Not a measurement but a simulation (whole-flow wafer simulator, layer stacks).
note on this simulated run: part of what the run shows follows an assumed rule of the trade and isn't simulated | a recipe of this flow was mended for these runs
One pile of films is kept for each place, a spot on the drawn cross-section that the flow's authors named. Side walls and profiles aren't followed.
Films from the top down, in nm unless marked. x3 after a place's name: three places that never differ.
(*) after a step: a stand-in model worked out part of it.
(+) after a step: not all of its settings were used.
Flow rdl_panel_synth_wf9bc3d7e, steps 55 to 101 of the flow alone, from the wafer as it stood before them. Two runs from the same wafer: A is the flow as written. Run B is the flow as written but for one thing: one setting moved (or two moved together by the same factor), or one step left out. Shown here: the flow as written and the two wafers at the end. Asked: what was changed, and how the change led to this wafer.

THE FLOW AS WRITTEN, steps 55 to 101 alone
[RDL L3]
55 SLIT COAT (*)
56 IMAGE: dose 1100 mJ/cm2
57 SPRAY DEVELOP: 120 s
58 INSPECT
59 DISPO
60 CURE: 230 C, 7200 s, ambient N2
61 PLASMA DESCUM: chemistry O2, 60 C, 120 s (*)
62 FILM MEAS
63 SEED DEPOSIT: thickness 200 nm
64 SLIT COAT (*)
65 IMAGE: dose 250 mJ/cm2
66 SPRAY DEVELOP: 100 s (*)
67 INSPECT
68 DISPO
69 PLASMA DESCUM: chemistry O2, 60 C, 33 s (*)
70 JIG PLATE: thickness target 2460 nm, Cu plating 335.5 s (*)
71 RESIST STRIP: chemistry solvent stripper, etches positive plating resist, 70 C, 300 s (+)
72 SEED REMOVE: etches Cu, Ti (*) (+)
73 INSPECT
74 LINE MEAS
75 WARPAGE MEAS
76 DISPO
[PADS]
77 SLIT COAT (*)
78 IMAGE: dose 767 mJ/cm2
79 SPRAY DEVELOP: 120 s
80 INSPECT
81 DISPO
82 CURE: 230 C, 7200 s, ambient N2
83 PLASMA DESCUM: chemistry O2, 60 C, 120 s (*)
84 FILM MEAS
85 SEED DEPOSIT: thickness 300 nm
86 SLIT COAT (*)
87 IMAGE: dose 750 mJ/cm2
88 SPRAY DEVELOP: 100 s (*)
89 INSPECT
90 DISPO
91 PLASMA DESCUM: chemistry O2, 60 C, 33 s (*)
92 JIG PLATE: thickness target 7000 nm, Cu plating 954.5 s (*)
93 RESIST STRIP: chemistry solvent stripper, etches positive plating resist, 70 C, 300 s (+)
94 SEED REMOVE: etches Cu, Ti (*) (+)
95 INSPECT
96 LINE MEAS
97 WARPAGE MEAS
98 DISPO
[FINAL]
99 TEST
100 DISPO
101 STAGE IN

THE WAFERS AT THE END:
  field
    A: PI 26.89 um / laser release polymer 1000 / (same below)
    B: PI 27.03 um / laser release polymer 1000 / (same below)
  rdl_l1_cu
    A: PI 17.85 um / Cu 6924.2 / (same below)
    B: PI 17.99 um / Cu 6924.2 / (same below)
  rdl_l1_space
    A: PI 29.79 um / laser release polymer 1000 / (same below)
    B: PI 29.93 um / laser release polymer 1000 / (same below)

The cause: step 70, JIG PLATE: Cu plating 385.8 s was run, where the flow has Cu plating 335.5 s.

How the change led to this, step by step:
  70 JIG PLATE: thickness target 2460 nm, Cu plating 335.5 s (*)
      rdl_l3_cu, rdl_l3_land, rdl_l3_via, pads_land, pads_via: A Cu +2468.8 | B Cu +2839
  77 SLIT COAT (*)
      field: A PI +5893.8 | B PI +6034
      rdl_l1_cu: A PI +5773.5 | B PI +5912.7
      (and at 13 more places)
  86 SLIT COAT (*)
      rdl_l1_cu: A ILINE-POS-THICK-GRADE-A +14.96 um (new film) | B ILINE-POS-THICK-GRADE-A +14.97 um (new film)
      rdl_l2_land: A ILINE-POS-THICK-GRADE-A +14.62 um (new film) | B ILINE-POS-THICK-GRADE-A +14.63 um (new film)
      (and at 10 more places)
  88 SPRAY DEVELOP: 100 s (*)
      pads_cu: A ILINE-POS-THICK-GRADE-A -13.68 um (all of it) | B ILINE-POS-THICK-GRADE-A -13.69 um (all of it)
      pads_land: A ILINE-POS-THICK-GRADE-A -13.11 um (all of it) | B ILINE-POS-THICK-GRADE-A -13.08 um (all of it)
      (and at 1 more place)
  92 JIG PLATE: thickness target 7000 nm, Cu plating 954.5 s (*)
      pads_via: A Au/Ni/Cu +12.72 um (new film) | B Au/Ni/Cu +12.67 um (new film)
  93 RESIST STRIP: chemistry solvent stripper, etches positive plating resist, 70 C, 300 s (+)
      rdl_l1_cu: A ILINE-POS-THICK-GRADE-A -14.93 um (all of it) | B ILINE-POS-THICK-GRADE-A -14.94 um (all of it)
      rdl_l2_land: A ILINE-POS-THICK-GRADE-A -14.59 um (all of it) | B ILINE-POS-THICK-GRADE-A -14.6 um (all of it)
      (and at 7 more places)
